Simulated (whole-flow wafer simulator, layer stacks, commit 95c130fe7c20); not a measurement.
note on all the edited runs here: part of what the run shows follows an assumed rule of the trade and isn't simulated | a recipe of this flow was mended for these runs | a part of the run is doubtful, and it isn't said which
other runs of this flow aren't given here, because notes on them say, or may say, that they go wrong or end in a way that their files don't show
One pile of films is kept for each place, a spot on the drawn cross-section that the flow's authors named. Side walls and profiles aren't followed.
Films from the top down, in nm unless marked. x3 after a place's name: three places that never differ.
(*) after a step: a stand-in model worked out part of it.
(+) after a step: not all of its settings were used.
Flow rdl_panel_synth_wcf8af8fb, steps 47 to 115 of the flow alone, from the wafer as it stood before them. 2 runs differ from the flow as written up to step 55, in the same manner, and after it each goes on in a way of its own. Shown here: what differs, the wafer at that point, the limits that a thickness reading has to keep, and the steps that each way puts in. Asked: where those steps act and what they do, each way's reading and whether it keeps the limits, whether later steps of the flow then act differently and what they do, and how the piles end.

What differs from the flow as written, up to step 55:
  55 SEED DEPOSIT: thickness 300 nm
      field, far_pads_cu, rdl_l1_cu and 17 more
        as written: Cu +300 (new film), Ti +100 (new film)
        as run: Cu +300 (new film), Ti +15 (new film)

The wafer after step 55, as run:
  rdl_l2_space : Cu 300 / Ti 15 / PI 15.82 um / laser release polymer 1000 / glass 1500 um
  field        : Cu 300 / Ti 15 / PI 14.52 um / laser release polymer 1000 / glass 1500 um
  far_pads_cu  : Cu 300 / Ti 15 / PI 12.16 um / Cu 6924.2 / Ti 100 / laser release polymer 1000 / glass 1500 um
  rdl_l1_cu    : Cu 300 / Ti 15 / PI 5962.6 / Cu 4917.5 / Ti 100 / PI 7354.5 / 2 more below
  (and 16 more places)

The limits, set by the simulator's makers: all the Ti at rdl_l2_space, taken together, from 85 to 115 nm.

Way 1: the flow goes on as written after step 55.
  The reading after step 55: 15 nm, outside the limits.
  Later steps of the flow that act differently than as written (3 more steps differ only slightly, by at most 2% or 0.5 nm, whichever is larger, and aren't shown):
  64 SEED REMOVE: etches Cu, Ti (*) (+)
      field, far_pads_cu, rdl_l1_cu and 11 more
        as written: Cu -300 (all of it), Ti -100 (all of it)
        this way: Cu -300 (all of it), Ti -15 (all of it)
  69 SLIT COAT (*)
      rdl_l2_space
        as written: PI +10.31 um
        this way: PI +10.25 um
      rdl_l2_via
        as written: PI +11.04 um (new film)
        this way: PI +11.03 um (new film)
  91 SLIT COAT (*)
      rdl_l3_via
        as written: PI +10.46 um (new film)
        this way: PI +10.47 um (new film)
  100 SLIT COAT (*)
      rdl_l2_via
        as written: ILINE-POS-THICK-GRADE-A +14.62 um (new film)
        this way: ILINE-POS-THICK-GRADE-A +14.63 um (new film)
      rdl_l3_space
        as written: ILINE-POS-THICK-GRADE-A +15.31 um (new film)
        this way: ILINE-POS-THICK-GRADE-A +15.3 um (new film)
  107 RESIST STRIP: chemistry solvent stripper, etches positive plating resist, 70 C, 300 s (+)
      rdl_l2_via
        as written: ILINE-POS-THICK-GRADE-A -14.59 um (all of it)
        this way: ILINE-POS-THICK-GRADE-A -14.6 um (all of it)
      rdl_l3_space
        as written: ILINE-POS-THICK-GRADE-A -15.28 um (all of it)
        this way: ILINE-POS-THICK-GRADE-A -15.27 um (all of it)
  At the end the piles differ from the flow's by more than 2% or 0.5 nm, whichever is larger, at rdl_l2_cu, rdl_l2_land, rdl_l2_via, rdl_l2_rim, rdl_l3_land, rdl_l3_via.
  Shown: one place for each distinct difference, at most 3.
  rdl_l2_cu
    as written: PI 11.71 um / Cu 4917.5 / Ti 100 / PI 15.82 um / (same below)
    this way: PI 11.73 um / Cu 4917.5 / Ti 15 / PI 15.82 um / (same below)
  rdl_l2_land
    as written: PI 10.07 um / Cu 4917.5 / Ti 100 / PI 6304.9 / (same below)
    this way: PI 10.08 um / Cu 4917.5 / Ti 15 / PI 6304.9 / (same below)
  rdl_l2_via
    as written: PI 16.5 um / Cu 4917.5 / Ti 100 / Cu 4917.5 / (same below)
    this way: PI 16.51 um / Cu 4917.5 / Ti 15 / Cu 4917.5 / (same below)

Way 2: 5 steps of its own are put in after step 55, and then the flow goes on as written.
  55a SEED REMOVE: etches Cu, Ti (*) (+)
      field, far_pads_cu, rdl_l1_cu and 17 more
        Cu -300 (all of it), Ti -15 (all of it)
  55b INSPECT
      changes no film at any place that is followed
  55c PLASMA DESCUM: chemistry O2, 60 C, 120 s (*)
      changes no film at any place that is followed
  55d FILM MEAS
      changes no film at any place that is followed
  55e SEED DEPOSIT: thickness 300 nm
      field, far_pads_cu, rdl_l1_cu and 17 more
        Cu +300 (new film), Ti +100 (new film)
  The reading after step 55e: 100 nm, within the limits.
  No later step of the flow acts differently than as written at any place that is followed.
  At the end the piles are the same as the flow's at every place that both follow.

Within the limits: way 2. Outside them: way 1.
